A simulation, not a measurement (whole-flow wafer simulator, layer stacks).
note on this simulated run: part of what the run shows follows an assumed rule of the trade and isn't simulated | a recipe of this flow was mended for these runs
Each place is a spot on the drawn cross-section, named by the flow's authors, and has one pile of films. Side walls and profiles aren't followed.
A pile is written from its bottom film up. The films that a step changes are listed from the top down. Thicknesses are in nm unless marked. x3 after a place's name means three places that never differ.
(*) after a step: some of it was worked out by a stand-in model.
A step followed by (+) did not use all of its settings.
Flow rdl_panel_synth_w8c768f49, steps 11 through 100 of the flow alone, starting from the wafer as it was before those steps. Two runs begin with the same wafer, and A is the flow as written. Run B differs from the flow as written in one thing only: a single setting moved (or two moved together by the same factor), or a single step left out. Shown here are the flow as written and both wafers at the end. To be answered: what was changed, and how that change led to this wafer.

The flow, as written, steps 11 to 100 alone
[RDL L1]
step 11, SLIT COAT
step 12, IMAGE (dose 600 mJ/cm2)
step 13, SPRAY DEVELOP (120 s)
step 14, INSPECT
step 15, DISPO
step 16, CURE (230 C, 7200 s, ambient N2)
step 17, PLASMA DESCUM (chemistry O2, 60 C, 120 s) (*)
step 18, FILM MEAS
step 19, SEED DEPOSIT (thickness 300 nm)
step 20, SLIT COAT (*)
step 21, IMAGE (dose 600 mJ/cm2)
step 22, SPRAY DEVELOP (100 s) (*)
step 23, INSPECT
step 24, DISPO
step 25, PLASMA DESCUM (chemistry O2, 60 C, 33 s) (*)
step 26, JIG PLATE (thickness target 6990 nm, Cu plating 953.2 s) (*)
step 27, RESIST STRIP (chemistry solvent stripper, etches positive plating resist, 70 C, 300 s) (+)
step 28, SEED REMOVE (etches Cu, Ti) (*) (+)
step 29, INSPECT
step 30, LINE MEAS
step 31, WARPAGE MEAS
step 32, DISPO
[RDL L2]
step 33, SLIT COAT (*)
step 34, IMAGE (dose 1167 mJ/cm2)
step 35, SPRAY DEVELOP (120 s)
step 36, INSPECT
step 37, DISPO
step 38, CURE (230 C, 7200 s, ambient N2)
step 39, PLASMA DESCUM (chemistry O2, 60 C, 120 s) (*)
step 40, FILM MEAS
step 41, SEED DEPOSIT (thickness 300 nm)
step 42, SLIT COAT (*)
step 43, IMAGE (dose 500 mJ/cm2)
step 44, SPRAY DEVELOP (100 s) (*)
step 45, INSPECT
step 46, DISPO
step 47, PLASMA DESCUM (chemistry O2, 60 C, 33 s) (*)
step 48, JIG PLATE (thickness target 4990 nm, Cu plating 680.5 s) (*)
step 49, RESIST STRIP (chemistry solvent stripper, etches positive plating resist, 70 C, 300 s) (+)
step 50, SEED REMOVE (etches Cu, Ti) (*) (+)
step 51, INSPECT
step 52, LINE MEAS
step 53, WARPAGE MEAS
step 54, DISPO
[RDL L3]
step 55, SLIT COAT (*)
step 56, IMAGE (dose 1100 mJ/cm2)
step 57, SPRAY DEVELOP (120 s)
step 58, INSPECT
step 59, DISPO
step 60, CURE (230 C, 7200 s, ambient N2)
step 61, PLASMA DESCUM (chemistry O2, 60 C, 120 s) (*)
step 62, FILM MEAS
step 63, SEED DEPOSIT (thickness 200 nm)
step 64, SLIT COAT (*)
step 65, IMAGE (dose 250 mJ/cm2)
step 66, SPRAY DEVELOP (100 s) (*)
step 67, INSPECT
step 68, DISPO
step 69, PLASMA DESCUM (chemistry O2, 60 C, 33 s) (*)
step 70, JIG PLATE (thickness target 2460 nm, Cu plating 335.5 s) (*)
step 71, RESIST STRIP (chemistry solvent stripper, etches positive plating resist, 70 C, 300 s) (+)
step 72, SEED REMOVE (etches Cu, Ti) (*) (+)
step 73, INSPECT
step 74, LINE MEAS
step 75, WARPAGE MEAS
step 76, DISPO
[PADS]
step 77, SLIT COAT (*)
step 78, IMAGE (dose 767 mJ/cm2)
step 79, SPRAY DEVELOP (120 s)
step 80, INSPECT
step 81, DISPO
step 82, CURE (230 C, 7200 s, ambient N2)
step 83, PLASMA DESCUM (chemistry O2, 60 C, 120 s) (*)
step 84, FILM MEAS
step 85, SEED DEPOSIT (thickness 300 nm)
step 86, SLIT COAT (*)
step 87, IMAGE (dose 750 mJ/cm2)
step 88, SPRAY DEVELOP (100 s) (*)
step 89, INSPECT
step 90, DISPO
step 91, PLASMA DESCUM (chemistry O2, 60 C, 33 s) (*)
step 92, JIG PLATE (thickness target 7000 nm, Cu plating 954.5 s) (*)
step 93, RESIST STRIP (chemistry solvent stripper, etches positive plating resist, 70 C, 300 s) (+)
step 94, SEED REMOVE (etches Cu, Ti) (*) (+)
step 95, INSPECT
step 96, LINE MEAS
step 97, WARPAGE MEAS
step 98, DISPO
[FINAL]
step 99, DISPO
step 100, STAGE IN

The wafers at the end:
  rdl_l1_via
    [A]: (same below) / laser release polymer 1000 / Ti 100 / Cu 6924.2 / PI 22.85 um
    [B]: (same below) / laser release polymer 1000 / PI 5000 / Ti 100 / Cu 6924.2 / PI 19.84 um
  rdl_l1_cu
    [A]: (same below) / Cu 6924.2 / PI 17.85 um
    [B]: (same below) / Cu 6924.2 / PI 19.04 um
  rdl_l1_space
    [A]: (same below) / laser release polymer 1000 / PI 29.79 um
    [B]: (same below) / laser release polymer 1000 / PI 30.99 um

Cause: step 13, SPRAY DEVELOP: 120 s, was omitted.

Step by step, how the change led to this:
  step 20, SLIT COAT (*)
      rdl_l1_cu: A ILINE-POS-THICK-GRADE-A gains 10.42 um (new film) | B ILINE-POS-THICK-GRADE-A gains 12 um (new film)
      rdl_l1_space: A ILINE-POS-THICK-GRADE-A gains 10.94 um (new film) | B ILINE-POS-THICK-GRADE-A gains 12 um (new film)
      (and at 1 other place as well)
  step 22, SPRAY DEVELOP (100 s) (*)
      rdl_l1_cu: A ILINE-POS-THICK-GRADE-A loses 10.42 um (all of it) | B ILINE-POS-THICK-GRADE-A loses 12 um (all of it)
      rdl_l1_via: A ILINE-POS-THICK-GRADE-A loses 13.83 um (all of it) | B ILINE-POS-THICK-GRADE-A loses 12 um (all of it)
  step 27, RESIST STRIP (chemistry solvent stripper, etches positive plating resist, 70 C, 300 s) (+)
      rdl_l1_space: A ILINE-POS-THICK-GRADE-A loses 10.91 um (all of it) | B ILINE-POS-THICK-GRADE-A loses 11.97 um (all of it)
  step 33, SLIT COAT (*)
      rdl_l1_cu: A PI gains 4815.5 (new film) | B PI gains 5406.8 (new film)
      rdl_l1_space: A PI gains 10.38 um | B PI gains 10.99 um
      (and at 1 other place as well)
  step 42, SLIT COAT (*)
      rdl_l1_via: A ILINE-POS-THICK-GRADE-A gains 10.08 um (new film) | B ILINE-POS-THICK-GRADE-A gains 9151.1 (new film)
      rdl_l1_cu: A ILINE-POS-THICK-GRADE-A gains 9269.6 (new film) | B ILINE-POS-THICK-GRADE-A gains 9750.6 (new film)
      (and at 1 other place as well)
  step 49, RESIST STRIP (chemistry solvent stripper, etches positive plating resist, 70 C, 300 s) (+)
      rdl_l1_via: A ILINE-POS-THICK-GRADE-A loses 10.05 um (all of it) | B ILINE-POS-THICK-GRADE-A loses 9121.4 (all of it)
      rdl_l1_cu: A ILINE-POS-THICK-GRADE-A loses 9239.9 (all of it) | B ILINE-POS-THICK-GRADE-A loses 9720.9 (all of it)
      (and at 1 other place as well)
  step 55, SLIT COAT (*)
      rdl_l1_cu: A PI gains 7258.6 | B PI gains 7654.9
      rdl_l1_space: A PI gains 8409.5 | B PI gains 8803.7
      (and at 1 other place as well)
  step 64, SLIT COAT (*)
      rdl_l1_cu: A ILINE-POS-THICK-GRADE-A gains 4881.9 (new film) | B ILINE-POS-THICK-GRADE-A gains 5125.2 (new film)
      rdl_l1_space: A ILINE-POS-THICK-GRADE-A gains 5109.9 (new film) | B ILINE-POS-THICK-GRADE-A gains 5345.3 (new film)
      (and at 1 other place as well)
  step 71, RESIST STRIP (chemistry solvent stripper, etches positive plating resist, 70 C, 300 s) (+)
      rdl_l1_cu: A ILINE-POS-THICK-GRADE-A loses 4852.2 (all of it) | B ILINE-POS-THICK-GRADE-A loses 5095.5 (all of it)
      rdl_l1_space: A ILINE-POS-THICK-GRADE-A loses 5080.2 (all of it) | B ILINE-POS-THICK-GRADE-A loses 5315.6 (all of it)
      (and at 1 other place as well)
  step 77, SLIT COAT (*)
      rdl_l1_cu: A PI gains 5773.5 | B PI gains 5974.4
      rdl_l1_space: A PI gains 5996.6 | B PI gains 6191.3
      (and at 1 other place as well)
  step 86, SLIT COAT (*)
      rdl_l1_cu: A ILINE-POS-THICK-GRADE-A gains 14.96 um (new film) | B ILINE-POS-THICK-GRADE-A gains 15.13 um (new film)
      rdl_l1_space: A ILINE-POS-THICK-GRADE-A gains 15.05 um (new film) | B ILINE-POS-THICK-GRADE-A gains 15.2 um (new film)
      (and at 1 other place as well)
  step 93, RESIST STRIP (chemistry solvent stripper, etches positive plating resist, 70 C, 300 s) (+)
      rdl_l1_cu: A ILINE-POS-THICK-GRADE-A loses 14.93 um (all of it) | B ILINE-POS-THICK-GRADE-A loses 15.1 um (all of it)
      rdl_l1_space: A ILINE-POS-THICK-GRADE-A loses 15.02 um (all of it) | B ILINE-POS-THICK-GRADE-A loses 15.17 um (all of it)
      (and at 1 other place as well)
